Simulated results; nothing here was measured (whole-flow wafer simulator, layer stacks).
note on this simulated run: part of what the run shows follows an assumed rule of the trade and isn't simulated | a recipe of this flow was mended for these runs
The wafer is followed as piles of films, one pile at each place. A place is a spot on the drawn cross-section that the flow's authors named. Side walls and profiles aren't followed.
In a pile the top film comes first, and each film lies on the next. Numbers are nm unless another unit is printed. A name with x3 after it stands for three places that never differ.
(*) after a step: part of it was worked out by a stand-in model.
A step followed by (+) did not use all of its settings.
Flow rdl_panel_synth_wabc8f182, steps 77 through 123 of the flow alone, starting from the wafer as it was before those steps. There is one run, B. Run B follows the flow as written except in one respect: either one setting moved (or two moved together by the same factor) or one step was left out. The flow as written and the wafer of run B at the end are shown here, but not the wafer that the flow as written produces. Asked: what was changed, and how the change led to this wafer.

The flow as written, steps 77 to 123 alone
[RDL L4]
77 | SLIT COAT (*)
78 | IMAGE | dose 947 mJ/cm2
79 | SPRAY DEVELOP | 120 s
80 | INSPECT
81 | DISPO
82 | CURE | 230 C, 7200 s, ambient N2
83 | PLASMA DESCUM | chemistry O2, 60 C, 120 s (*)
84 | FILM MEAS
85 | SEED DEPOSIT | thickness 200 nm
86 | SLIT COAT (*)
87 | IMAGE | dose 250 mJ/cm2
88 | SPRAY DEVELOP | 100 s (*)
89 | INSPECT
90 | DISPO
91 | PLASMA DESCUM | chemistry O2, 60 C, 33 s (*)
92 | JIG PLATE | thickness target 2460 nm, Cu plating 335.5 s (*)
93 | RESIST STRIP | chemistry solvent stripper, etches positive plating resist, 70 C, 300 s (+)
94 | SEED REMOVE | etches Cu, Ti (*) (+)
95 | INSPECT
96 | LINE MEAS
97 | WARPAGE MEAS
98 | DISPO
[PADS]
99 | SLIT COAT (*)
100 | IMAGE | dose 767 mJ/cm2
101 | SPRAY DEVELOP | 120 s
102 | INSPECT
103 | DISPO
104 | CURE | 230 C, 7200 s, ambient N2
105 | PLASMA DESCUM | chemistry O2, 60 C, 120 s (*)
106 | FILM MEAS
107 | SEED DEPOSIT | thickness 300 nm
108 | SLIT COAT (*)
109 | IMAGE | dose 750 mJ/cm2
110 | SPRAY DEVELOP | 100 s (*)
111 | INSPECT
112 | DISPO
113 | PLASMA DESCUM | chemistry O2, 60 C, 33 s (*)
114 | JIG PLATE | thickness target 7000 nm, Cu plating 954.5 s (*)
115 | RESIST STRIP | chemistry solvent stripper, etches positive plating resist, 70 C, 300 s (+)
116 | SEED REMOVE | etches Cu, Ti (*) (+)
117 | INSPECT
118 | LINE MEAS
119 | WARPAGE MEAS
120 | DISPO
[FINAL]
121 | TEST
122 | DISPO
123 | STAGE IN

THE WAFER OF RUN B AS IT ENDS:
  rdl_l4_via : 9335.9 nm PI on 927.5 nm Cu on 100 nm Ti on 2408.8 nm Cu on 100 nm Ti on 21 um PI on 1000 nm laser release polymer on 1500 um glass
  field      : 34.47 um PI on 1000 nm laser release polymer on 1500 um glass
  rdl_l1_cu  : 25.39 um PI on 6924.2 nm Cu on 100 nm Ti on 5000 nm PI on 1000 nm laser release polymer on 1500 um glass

Cause: step 92, JIG PLATE: Cu plating 134.2 s was run, while the flow as written has Cu plating 335.5 s.

How this came from the change, step by step:
  92 | JIG PLATE | thickness target 2460 nm, Cu plating 335.5 s (*)
      rdl_l4_cu, rdl_l4_land, rdl_l4_via, pads_land, pads_via: +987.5 Cu (in the flow as written it would be: +2468.8 Cu)
  99 | SLIT COAT (*)
      rdl_l4_via: +9335.9 PI (new film) (in the flow as written it would be: +10.89 um PI (new film))
      field: +5354.3 PI (in the flow as written it would be: +5893.8 PI)
      (and at 19 other places as well)
  108 | SLIT COAT (*)
      rdl_l3_space: +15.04 um ILINE-POS-THICK-GRADE-A (new film) (in the flow as written it would be: +15.03 um ILINE-POS-THICK-GRADE-A (new film))
      rdl_l3_land: +14.84 um ILINE-POS-THICK-GRADE-A (new film) (in the flow as written it would be: +14.85 um ILINE-POS-THICK-GRADE-A (new film))
      (and at 9 other places as well)
  110 | SPRAY DEVELOP | 100 s (*)
      pads_cu: -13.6 um ILINE-POS-THICK-GRADE-A (all of it) (in the flow as written it would be: -13.68 um ILINE-POS-THICK-GRADE-A (all of it))
      pads_land: -13.24 um ILINE-POS-THICK-GRADE-A (all of it) (in the flow as written it would be: -13.11 um ILINE-POS-THICK-GRADE-A (all of it))
      (and at 1 other place as well)
  114 | JIG PLATE | thickness target 7000 nm, Cu plating 954.5 s (*)
      pads_via: +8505 Cu (in the flow as written it would be: +8307.4 Cu)
  115 | RESIST STRIP | chemistry solvent stripper, etches positive plating resist, 70 C, 300 s (+)
      rdl_l1_space: -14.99 um ILINE-POS-THICK-GRADE-A (all of it) (in the flow as written it would be: -14.98 um ILINE-POS-THICK-GRADE-A (all of it))
      rdl_l3_space: -15.01 um ILINE-POS-THICK-GRADE-A (all of it) (in the flow as written it would be: -15 um ILINE-POS-THICK-GRADE-A (all of it))
      (and at 7 other places as well)
